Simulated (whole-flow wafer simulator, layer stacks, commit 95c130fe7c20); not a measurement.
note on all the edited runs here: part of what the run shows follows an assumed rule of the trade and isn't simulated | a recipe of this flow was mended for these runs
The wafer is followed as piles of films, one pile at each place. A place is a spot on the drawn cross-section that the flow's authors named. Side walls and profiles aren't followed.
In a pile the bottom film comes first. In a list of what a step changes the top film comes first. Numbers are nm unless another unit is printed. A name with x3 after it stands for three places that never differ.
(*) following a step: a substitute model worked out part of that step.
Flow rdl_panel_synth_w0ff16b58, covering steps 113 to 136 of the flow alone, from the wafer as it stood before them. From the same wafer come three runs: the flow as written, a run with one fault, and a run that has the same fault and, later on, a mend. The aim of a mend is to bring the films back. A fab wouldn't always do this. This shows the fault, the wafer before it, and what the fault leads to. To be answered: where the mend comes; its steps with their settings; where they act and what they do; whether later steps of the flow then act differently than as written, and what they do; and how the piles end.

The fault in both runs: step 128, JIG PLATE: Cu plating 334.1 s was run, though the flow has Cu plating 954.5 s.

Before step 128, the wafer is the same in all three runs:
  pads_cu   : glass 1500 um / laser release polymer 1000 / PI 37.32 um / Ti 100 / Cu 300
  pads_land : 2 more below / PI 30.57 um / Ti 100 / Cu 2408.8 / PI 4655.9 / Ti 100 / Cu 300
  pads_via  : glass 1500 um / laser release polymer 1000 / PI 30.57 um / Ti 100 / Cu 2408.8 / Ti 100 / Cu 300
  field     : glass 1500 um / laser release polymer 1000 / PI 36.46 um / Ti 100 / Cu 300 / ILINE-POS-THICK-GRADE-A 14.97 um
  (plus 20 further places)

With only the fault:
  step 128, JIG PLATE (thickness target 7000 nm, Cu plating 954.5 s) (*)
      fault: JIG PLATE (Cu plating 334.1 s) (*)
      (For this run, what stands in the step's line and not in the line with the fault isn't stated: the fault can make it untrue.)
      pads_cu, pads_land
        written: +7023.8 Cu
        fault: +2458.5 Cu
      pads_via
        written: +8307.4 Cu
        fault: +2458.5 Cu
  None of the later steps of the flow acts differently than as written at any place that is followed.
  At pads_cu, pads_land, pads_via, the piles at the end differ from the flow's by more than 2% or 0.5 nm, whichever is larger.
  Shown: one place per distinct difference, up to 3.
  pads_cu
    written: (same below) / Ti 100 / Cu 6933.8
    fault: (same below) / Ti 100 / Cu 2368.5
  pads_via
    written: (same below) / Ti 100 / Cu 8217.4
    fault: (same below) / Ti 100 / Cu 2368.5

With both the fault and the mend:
  The mend follows step 128.
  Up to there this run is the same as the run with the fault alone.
  step 128a, JIG PLATE (Cu plating 620.4 s) (*) (a further turn of the flow's step 128, with different settings)
      pads_cu, pads_land
        +4565.3 Cu
      pads_via
        +5848.9 Cu
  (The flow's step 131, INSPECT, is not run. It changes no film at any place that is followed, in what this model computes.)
  None of the later steps of the flow acts differently than as written at any place that is followed.
  At every place that both follow, the piles at the end match the flow's.
